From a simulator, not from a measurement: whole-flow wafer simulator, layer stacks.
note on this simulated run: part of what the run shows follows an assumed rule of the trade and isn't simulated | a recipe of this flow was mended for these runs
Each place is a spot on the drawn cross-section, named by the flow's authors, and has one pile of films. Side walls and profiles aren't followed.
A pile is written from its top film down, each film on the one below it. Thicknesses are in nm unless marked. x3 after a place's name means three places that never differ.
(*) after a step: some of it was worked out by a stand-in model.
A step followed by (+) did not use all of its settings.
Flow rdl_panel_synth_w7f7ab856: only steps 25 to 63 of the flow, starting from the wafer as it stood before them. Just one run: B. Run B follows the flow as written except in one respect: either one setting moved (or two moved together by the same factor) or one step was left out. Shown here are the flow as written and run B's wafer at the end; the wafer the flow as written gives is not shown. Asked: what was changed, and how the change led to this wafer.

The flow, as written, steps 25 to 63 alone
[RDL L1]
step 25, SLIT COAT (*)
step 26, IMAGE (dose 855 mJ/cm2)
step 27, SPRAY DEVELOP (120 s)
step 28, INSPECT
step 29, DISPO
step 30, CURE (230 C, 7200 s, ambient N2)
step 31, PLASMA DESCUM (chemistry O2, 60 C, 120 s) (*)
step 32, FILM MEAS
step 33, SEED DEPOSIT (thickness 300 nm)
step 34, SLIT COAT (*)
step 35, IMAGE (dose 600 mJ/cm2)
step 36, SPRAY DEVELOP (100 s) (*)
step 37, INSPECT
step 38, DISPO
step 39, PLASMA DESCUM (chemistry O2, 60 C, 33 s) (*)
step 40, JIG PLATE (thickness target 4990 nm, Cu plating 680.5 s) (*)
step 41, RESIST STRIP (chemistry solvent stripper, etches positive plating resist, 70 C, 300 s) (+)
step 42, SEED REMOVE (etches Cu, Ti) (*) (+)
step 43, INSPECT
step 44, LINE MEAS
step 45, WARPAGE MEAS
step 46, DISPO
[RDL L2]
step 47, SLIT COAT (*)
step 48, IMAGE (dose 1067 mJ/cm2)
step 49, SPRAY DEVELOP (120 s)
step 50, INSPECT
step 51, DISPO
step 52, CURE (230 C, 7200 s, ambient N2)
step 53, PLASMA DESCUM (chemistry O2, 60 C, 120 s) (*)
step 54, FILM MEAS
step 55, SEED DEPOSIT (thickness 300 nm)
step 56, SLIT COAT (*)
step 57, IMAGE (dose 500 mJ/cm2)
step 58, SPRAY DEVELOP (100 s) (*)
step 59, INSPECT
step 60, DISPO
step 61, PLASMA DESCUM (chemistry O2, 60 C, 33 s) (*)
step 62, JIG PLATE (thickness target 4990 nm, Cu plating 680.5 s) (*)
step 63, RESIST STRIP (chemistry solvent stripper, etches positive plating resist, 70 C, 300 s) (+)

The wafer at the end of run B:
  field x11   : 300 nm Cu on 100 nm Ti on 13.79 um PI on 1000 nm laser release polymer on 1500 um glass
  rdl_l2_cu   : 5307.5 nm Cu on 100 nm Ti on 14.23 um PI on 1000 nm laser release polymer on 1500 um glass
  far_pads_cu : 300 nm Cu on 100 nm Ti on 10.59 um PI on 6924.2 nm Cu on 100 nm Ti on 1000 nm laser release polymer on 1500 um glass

Cause: step 40, JIG PLATE: Cu plating 234.1 s was run, while the flow as written has Cu plating 680.5 s.

How this came from the change, step by step:
  step 40, JIG PLATE (thickness target 4990 nm, Cu plating 680.5 s) (*)
      rdl_l1_cu, rdl_l1_land, rdl_l1_via, rdl_l1_rim, rdl_l2_land, rdl_l2_via: Cu gains 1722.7 (it would be, as written: Cu gains 5007.5)
  step 47, SLIT COAT (*)
      field x11, rdl_l2_rim x3: PI gains 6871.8 (it would be, as written: PI gains 7600.9)
      rdl_l2_cu, rdl_l2_space: PI gains 7310 (it would be, as written: PI gains 8899.9)
      (and at 6 other places as well)
  step 56, SLIT COAT (*)
      rdl_l1_via: ILINE-POS-THICK-GRADE-A gains 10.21 um (new film) (it would be, as written: ILINE-POS-THICK-GRADE-A gains 9582.7 (new film))
      far_pads_cu: ILINE-POS-THICK-GRADE-A gains 9496.8 (new film) (it would be, as written: ILINE-POS-THICK-GRADE-A gains 9933.1 (new film))
      (and at 8 other places as well)
  step 58, SPRAY DEVELOP (100 s) (*)
      rdl_l2_cu: ILINE-POS-THICK-GRADE-A loses 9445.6 (all of it) (it would be, as written: ILINE-POS-THICK-GRADE-A loses 9884.2 (all of it))
      rdl_l2_land: ILINE-POS-THICK-GRADE-A loses 7914.8 (all of it) (it would be, as written: ILINE-POS-THICK-GRADE-A loses 7416.3 (all of it))
      (and at 1 other place as well)
  step 63, RESIST STRIP (chemistry solvent stripper, etches positive plating resist, 70 C, 300 s) (+)
      rdl_l1_via: ILINE-POS-THICK-GRADE-A loses 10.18 um (all of it) (it would be, as written: ILINE-POS-THICK-GRADE-A loses 9553 (all of it))
      far_pads_cu: ILINE-POS-THICK-GRADE-A loses 9467.1 (all of it) (it would be, as written: ILINE-POS-THICK-GRADE-A loses 9903.4 (all of it))
      (and at 5 other places as well)
